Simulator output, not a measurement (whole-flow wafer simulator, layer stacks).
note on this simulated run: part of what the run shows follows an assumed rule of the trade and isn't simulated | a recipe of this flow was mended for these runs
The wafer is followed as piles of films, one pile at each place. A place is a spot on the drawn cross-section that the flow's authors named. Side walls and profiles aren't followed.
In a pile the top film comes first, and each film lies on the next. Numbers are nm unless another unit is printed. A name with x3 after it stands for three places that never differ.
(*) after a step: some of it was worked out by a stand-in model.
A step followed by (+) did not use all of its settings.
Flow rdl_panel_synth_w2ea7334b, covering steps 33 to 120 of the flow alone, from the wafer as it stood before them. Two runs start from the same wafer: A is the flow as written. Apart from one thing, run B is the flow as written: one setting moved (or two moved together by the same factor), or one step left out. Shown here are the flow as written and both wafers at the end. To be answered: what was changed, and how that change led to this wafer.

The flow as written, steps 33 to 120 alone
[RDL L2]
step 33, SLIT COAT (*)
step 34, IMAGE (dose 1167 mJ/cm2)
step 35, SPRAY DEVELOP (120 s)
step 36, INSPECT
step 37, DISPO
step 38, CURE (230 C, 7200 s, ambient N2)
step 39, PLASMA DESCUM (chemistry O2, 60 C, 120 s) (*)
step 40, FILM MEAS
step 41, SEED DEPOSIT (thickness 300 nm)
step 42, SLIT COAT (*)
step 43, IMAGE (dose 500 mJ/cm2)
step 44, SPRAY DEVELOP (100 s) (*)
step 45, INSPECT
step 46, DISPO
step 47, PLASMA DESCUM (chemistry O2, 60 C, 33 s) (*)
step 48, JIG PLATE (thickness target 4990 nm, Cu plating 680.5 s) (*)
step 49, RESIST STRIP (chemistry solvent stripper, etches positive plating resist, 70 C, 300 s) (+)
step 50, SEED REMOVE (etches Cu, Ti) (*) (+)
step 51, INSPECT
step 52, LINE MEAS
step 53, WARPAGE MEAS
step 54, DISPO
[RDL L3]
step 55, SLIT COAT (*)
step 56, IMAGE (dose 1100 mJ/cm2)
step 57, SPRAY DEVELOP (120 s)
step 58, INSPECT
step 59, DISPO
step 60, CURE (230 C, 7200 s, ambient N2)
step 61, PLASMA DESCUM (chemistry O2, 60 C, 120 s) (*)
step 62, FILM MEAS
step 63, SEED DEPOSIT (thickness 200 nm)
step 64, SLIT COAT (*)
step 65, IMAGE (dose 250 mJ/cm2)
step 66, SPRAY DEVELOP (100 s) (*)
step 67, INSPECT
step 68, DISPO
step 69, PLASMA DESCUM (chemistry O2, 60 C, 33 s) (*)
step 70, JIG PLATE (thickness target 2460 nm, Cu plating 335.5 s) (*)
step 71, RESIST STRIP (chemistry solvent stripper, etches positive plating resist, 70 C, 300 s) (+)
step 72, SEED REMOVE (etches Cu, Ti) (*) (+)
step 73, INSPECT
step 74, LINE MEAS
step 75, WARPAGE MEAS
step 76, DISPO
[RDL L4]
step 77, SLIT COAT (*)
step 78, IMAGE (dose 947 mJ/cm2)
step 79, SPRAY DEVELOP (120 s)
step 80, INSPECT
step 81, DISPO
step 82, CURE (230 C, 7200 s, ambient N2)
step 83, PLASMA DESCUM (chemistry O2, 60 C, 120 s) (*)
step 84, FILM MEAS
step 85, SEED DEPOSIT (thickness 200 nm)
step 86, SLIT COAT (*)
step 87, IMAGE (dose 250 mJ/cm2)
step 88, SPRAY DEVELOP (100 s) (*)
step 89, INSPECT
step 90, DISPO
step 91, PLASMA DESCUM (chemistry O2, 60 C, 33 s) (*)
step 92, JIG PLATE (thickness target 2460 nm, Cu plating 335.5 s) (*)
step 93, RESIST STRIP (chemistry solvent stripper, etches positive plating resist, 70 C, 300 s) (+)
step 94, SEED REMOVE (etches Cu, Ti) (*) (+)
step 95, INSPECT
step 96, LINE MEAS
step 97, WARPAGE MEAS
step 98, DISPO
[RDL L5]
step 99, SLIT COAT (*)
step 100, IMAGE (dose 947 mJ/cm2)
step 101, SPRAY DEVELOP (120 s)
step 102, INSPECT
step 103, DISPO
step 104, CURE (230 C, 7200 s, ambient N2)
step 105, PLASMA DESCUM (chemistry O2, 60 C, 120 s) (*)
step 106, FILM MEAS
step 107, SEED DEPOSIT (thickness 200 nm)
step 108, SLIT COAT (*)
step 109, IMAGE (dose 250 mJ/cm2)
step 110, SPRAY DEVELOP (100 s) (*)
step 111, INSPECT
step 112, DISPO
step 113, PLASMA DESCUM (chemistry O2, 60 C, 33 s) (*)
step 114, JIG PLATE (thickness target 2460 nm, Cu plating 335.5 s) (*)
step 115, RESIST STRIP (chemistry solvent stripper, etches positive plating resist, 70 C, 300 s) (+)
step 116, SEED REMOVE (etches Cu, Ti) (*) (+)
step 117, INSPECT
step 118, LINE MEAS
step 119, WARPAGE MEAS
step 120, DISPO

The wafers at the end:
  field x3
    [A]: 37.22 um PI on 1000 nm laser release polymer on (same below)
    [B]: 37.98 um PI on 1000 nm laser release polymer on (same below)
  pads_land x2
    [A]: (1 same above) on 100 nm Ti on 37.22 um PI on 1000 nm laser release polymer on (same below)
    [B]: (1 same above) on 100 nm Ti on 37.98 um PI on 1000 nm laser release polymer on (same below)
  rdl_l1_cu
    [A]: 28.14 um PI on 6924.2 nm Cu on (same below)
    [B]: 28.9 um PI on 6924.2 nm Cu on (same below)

Cause: step 48, JIG PLATE: Cu plating 986.7 s was run, while the flow as written has Cu plating 680.5 s.

The path from the change to this, step by step:
  step 48, JIG PLATE (thickness target 4990 nm, Cu plating 680.5 s) (*)
      rdl_l2_cu, rdl_l2_land, rdl_l2_via, rdl_l2_rim, rdl_l3_land, rdl_l3_via: A Cu gains 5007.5 | B Cu gains 7260.8
  step 55, SLIT COAT (*)
      rdl_l3_cu, rdl_l3_space: A PI gains 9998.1 | B PI gains 11.82 um
      rdl_l1_rim: A PI gains 9173.5 | B PI gains 11 um
      (as well as at 20 more places)
  step 64, SLIT COAT (*)
      rdl_l3_cu, rdl_l3_space: A ILINE-POS-THICK-GRADE-A gains 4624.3 (new film) | B ILINE-POS-THICK-GRADE-A gains 4739.4 (new film)
      rdl_l2_space: A ILINE-POS-THICK-GRADE-A gains 5624.6 (new film) | B ILINE-POS-THICK-GRADE-A gains 5800.7 (new film)
      (as well as at 4 more places)
  step 66, SPRAY DEVELOP (100 s) (*)
      rdl_l3_cu: A ILINE-POS-THICK-GRADE-A loses 4624.3 (all of it) | B ILINE-POS-THICK-GRADE-A loses 4739.4 (all of it)
      rdl_l3_land: A ILINE-POS-THICK-GRADE-A loses 2880.1 (all of it) | B ILINE-POS-THICK-GRADE-A loses 2773.1 (all of it)
  step 71, RESIST STRIP (chemistry solvent stripper, etches positive plating resist, 70 C, 300 s) (+)
      rdl_l2_space: A ILINE-POS-THICK-GRADE-A loses 5594.9 (all of it) | B ILINE-POS-THICK-GRADE-A loses 5771 (all of it)
      rdl_l1_rim: A ILINE-POS-THICK-GRADE-A loses 5047.8 (all of it) | B ILINE-POS-THICK-GRADE-A loses 5247.8 (all of it)
      (as well as at 3 more places)
  step 77, SLIT COAT (*)
      rdl_l2_space: A PI gains 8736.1 | B PI gains 8920
      rdl_l1_rim: A PI gains 8189.4 | B PI gains 8402.6
      (as well as at 3 more places)
  step 86, SLIT COAT (*)
      rdl_l2_via: A ILINE-POS-THICK-GRADE-A gains 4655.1 (new film) | B ILINE-POS-THICK-GRADE-A gains 4507.5 (new film)
  step 93, RESIST STRIP (chemistry solvent stripper, etches positive plating resist, 70 C, 300 s) (+)
      rdl_l2_via: A ILINE-POS-THICK-GRADE-A loses 4625.4 (all of it) | B ILINE-POS-THICK-GRADE-A loses 4477.8 (all of it)
